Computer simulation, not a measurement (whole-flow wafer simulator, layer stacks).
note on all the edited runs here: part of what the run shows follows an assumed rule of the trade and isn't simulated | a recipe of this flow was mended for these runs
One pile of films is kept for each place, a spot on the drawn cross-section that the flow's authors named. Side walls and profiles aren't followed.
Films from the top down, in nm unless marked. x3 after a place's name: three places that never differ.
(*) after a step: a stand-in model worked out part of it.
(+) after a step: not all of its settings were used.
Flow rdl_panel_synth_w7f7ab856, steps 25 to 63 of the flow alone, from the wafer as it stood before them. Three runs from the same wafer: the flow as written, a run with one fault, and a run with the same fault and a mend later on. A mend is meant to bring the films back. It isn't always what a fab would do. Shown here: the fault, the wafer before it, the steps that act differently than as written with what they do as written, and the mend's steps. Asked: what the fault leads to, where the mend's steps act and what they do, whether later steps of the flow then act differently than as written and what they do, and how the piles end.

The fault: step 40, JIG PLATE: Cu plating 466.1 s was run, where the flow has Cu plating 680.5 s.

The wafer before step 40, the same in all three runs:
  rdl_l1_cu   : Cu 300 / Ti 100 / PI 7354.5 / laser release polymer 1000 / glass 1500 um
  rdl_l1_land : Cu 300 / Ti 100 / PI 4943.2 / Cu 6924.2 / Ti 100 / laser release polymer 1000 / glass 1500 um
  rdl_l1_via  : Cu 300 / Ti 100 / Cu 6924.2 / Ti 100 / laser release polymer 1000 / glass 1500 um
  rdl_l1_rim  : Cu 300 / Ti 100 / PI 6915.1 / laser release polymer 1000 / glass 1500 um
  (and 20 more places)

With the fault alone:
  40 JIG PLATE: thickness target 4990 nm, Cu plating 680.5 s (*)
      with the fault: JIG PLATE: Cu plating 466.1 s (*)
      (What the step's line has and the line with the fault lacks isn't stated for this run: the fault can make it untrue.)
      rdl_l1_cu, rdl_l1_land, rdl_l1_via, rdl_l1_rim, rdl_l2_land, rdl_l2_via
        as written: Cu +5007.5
        with the fault: Cu +3429.9
  Later steps of the flow that act differently than as written:
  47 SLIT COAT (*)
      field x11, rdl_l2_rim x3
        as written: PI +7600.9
        with the fault: PI +7246.7
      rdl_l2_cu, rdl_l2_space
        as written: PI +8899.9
        with the fault: PI +8127.3
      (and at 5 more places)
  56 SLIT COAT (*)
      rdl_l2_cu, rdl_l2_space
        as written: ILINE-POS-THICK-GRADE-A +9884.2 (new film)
        with the fault: ILINE-POS-THICK-GRADE-A +9680.3 (new film)
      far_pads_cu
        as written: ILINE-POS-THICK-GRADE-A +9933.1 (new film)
        with the fault: ILINE-POS-THICK-GRADE-A +9731.6 (new film)
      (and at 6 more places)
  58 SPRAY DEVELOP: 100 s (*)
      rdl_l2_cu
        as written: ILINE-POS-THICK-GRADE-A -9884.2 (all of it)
        with the fault: ILINE-POS-THICK-GRADE-A -9680.3 (all of it)
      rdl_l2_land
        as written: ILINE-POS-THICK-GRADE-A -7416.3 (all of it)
        with the fault: ILINE-POS-THICK-GRADE-A -7648.5 (all of it)
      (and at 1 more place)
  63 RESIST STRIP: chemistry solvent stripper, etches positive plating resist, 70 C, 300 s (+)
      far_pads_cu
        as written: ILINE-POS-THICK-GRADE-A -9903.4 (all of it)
        with the fault: ILINE-POS-THICK-GRADE-A -9701.9 (all of it)
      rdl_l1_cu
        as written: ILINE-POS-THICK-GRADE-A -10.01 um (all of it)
        with the fault: ILINE-POS-THICK-GRADE-A -10.14 um (all of it)
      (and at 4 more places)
  At the end the piles differ from the flow's by more than 2% or 0.5 nm, whichever is larger, at field x11, far_pads_cu, rdl_l1_cu and 11 more.
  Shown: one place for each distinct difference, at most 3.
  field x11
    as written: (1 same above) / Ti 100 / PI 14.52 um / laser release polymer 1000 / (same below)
    with the fault: (1 same above) / Ti 100 / PI 14.16 um / laser release polymer 1000 / (same below)
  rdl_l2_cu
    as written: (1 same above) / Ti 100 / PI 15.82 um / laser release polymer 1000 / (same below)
    with the fault: (1 same above) / Ti 100 / PI 15.04 um / laser release polymer 1000 / (same below)
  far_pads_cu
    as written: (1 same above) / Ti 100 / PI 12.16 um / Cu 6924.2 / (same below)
    with the fault: (1 same above) / Ti 100 / PI 11.41 um / Cu 6924.2 / (same below)

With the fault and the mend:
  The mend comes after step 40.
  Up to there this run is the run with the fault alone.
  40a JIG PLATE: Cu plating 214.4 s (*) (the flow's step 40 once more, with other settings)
      rdl_l1_cu, rdl_l1_land, rdl_l1_via, rdl_l1_rim, rdl_l2_land, rdl_l2_via
        Cu +1577.7
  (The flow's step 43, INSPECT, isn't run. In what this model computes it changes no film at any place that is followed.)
  No later step of the flow acts differently than as written at any place that is followed.
  At the end the piles are the same as the flow's at every place that both follow.
